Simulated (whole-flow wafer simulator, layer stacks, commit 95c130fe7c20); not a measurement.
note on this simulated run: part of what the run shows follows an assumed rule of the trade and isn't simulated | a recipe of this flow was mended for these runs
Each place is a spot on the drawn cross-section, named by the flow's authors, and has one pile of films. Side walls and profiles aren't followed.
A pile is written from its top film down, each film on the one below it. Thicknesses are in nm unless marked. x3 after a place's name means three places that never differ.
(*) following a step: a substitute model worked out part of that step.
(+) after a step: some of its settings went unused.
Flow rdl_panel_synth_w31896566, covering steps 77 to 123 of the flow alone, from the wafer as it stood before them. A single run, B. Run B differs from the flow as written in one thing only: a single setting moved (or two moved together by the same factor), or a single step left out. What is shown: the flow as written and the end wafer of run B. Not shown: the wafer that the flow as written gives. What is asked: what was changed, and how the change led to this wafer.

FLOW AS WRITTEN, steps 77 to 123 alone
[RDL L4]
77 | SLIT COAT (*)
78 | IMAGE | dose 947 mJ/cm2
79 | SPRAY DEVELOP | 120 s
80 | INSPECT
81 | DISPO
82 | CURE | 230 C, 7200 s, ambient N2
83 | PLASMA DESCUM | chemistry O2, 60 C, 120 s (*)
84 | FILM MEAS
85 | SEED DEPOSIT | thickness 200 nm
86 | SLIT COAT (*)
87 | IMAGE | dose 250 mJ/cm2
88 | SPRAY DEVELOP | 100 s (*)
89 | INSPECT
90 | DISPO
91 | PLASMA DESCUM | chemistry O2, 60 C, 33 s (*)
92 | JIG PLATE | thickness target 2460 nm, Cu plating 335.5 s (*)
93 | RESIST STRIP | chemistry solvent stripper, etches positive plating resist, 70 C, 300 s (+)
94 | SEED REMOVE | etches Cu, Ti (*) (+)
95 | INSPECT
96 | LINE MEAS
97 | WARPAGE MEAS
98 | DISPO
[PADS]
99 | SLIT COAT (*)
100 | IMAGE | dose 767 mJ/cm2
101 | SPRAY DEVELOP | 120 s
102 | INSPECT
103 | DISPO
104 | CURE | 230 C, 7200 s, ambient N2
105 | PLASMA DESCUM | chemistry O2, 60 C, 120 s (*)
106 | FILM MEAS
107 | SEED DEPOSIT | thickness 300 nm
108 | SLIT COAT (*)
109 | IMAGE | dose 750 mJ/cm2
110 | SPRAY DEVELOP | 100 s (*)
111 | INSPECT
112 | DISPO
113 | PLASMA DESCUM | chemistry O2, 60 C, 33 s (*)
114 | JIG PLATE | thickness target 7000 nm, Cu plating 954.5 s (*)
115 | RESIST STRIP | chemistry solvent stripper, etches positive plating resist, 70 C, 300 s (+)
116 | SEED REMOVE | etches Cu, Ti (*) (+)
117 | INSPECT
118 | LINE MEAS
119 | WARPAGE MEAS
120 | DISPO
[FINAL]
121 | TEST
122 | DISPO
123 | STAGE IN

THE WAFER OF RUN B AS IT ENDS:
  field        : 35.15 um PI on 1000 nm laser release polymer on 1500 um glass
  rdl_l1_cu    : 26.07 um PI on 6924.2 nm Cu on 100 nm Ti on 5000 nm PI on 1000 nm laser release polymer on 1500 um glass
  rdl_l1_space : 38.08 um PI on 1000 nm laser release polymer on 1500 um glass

What caused this: step 92, JIG PLATE: Cu plating 385.8 s was run, while the flow as written has Cu plating 335.5 s.

How this came from the change, step by step:
  92 | JIG PLATE | thickness target 2460 nm, Cu plating 335.5 s (*)
      rdl_l4_cu, rdl_l4_land, rdl_l4_via, pads_land, pads_via: Cu gains 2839 (in the flow as written it would be: Cu gains 2468.8)
  99 | SLIT COAT (*)
      field: PI gains 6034 (in the flow as written it would be: PI gains 5893.8)
      rdl_l1_cu: PI gains 6014.8 (in the flow as written it would be: PI gains 5874.7)
      (also at 17 further places)
  108 | SLIT COAT (*)
      rdl_l3_via: ILINE-POS-THICK-GRADE-A gains 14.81 um (new film) (in the flow as written it would be: ILINE-POS-THICK-GRADE-A gains 14.8 um (new film))
      rdl_l4_cu: ILINE-POS-THICK-GRADE-A gains 15.21 um (new film) (in the flow as written it would be: ILINE-POS-THICK-GRADE-A gains 15.12 um (new film))
      (also at 7 further places)
  110 | SPRAY DEVELOP | 100 s (*)
      pads_cu: ILINE-POS-THICK-GRADE-A loses 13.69 um (all of it) (in the flow as written it would be: ILINE-POS-THICK-GRADE-A loses 13.68 um (all of it))
      pads_land: ILINE-POS-THICK-GRADE-A loses 13.08 um (all of it) (in the flow as written it would be: ILINE-POS-THICK-GRADE-A loses 13.11 um (all of it))
      (also at 1 further place)
  114 | JIG PLATE | thickness target 7000 nm, Cu plating 954.5 s (*)
      pads_via: Au/Ni/Cu gains 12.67 um (new film) (in the flow as written it would be: Au/Ni/Cu gains 12.72 um (new film))
  115 | RESIST STRIP | chemistry solvent stripper, etches positive plating resist, 70 C, 300 s (+)
      rdl_l3_via: ILINE-POS-THICK-GRADE-A loses 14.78 um (all of it) (in the flow as written it would be: ILINE-POS-THICK-GRADE-A loses 14.77 um (all of it))
      rdl_l4_cu: ILINE-POS-THICK-GRADE-A loses 15.18 um (all of it) (in the flow as written it would be: ILINE-POS-THICK-GRADE-A loses 15.09 um (all of it))
      (also at 4 further places)
